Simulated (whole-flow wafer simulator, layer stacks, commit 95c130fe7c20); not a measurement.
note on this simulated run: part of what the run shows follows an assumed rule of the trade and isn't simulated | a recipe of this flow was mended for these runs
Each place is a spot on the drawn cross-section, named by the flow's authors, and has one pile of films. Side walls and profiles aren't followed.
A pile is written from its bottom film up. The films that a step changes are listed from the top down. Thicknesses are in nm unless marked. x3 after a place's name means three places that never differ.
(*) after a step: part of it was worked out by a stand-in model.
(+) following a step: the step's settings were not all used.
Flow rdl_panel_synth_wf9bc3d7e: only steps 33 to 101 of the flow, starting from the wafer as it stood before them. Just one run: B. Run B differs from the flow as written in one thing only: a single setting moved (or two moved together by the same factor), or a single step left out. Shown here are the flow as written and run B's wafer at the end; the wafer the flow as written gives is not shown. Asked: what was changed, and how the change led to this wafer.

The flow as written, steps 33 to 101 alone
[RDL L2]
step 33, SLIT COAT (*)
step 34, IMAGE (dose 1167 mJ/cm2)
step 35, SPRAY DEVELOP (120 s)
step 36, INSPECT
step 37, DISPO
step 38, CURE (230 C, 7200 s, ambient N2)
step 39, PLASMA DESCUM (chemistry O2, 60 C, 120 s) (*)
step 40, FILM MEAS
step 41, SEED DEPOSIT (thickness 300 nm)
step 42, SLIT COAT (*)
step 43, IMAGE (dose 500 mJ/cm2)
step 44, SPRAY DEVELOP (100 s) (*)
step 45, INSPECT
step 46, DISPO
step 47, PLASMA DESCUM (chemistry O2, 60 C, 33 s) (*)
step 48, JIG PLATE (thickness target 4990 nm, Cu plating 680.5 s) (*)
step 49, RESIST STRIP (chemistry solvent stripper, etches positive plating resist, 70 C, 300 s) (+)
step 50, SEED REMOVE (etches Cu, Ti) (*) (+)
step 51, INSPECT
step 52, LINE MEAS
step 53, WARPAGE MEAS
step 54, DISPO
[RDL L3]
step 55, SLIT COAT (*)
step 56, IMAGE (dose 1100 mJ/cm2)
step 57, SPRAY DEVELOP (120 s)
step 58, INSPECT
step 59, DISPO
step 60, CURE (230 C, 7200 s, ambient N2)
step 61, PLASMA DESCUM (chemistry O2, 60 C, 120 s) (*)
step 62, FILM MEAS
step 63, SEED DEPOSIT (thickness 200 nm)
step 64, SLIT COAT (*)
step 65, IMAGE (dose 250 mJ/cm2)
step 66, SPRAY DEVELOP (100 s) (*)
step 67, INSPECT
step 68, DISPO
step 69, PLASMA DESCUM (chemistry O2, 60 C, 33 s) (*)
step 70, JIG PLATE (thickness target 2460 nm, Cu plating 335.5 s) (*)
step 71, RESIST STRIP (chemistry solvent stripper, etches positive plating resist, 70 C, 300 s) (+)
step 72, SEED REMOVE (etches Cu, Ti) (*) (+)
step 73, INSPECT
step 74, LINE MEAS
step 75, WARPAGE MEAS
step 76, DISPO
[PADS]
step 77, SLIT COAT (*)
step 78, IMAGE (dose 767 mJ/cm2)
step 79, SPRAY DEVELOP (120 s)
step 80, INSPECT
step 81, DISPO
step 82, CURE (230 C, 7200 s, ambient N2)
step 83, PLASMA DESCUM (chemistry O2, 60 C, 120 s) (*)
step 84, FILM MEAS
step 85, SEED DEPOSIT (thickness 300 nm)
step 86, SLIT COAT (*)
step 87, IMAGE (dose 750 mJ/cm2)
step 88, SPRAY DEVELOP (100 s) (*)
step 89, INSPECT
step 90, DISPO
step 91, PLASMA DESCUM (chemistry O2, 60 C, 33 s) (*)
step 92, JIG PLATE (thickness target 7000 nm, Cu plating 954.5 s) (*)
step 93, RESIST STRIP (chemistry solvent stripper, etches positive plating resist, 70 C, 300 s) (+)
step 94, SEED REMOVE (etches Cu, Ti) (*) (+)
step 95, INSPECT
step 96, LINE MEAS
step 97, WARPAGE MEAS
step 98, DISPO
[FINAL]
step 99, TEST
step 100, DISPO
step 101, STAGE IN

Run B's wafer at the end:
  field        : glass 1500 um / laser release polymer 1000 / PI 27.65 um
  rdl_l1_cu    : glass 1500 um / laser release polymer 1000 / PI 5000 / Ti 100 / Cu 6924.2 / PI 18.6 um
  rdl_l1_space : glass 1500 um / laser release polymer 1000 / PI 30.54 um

Cause: step 48, JIG PLATE: Cu plating 986.7 s was run, whereas the flow has Cu plating 680.5 s.

Step by step, how the change led to this:
  step 48, JIG PLATE (thickness target 4990 nm, Cu plating 680.5 s) (*)
      rdl_l2_cu, rdl_l2_land, rdl_l2_via, rdl_l2_rim, rdl_l3_land, rdl_l3_via: Cu gains 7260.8 (in the flow as written it would be: Cu gains 5007.5)
  step 55, SLIT COAT (*)
      rdl_l3_cu, rdl_l3_space: PI gains 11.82 um (in the flow as written it would be: PI gains 9998.1)
      rdl_l1_rim: PI gains 11 um (in the flow as written it would be: PI gains 9173.5)
      (also at 12 further places)
  step 64, SLIT COAT (*)
      rdl_l3_cu, rdl_l3_space: ILINE-POS-THICK-GRADE-A gains 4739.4 (new film) (in the flow as written it would be: ILINE-POS-THICK-GRADE-A gains 4624.3 (new film))
      rdl_l2_space: ILINE-POS-THICK-GRADE-A gains 5800.7 (new film) (in the flow as written it would be: ILINE-POS-THICK-GRADE-A gains 5624.6 (new film))
      (also at 4 further places)
  step 66, SPRAY DEVELOP (100 s) (*)
      rdl_l3_cu: ILINE-POS-THICK-GRADE-A loses 4739.4 (all of it) (in the flow as written it would be: ILINE-POS-THICK-GRADE-A loses 4624.3 (all of it))
      rdl_l3_land: ILINE-POS-THICK-GRADE-A loses 2773.1 (all of it) (in the flow as written it would be: ILINE-POS-THICK-GRADE-A loses 2880.1 (all of it))
  step 71, RESIST STRIP (chemistry solvent stripper, etches positive plating resist, 70 C, 300 s) (+)
      rdl_l2_space: ILINE-POS-THICK-GRADE-A loses 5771 (all of it) (in the flow as written it would be: ILINE-POS-THICK-GRADE-A loses 5594.9 (all of it))
      rdl_l1_rim: ILINE-POS-THICK-GRADE-A loses 5247.8 (all of it) (in the flow as written it would be: ILINE-POS-THICK-GRADE-A loses 5047.8 (all of it))
      (also at 3 further places)
  step 77, SLIT COAT (*)
      rdl_l2_space: PI gains 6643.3 (in the flow as written it would be: PI gains 6474.9)
      rdl_l1_rim: PI gains 6158.6 (in the flow as written it would be: PI gains 5965.6)
      (also at 5 further places)
  step 86, SLIT COAT (*)
      rdl_l1_cu: ILINE-POS-THICK-GRADE-A gains 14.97 um (new film) (in the flow as written it would be: ILINE-POS-THICK-GRADE-A gains 14.96 um (new film))
      rdl_l1_space: ILINE-POS-THICK-GRADE-A gains 15.04 um (new film) (in the flow as written it would be: ILINE-POS-THICK-GRADE-A gains 15.05 um (new film))
      (also at 10 further places)
  step 93, RESIST STRIP (chemistry solvent stripper, etches positive plating resist, 70 C, 300 s) (+)
      rdl_l1_cu: ILINE-POS-THICK-GRADE-A loses 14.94 um (all of it) (in the flow as written it would be: ILINE-POS-THICK-GRADE-A loses 14.93 um (all of it))
      rdl_l1_space: ILINE-POS-THICK-GRADE-A loses 15.01 um (all of it) (in the flow as written it would be: ILINE-POS-THICK-GRADE-A loses 15.02 um (all of it))
      (also at 10 further places)
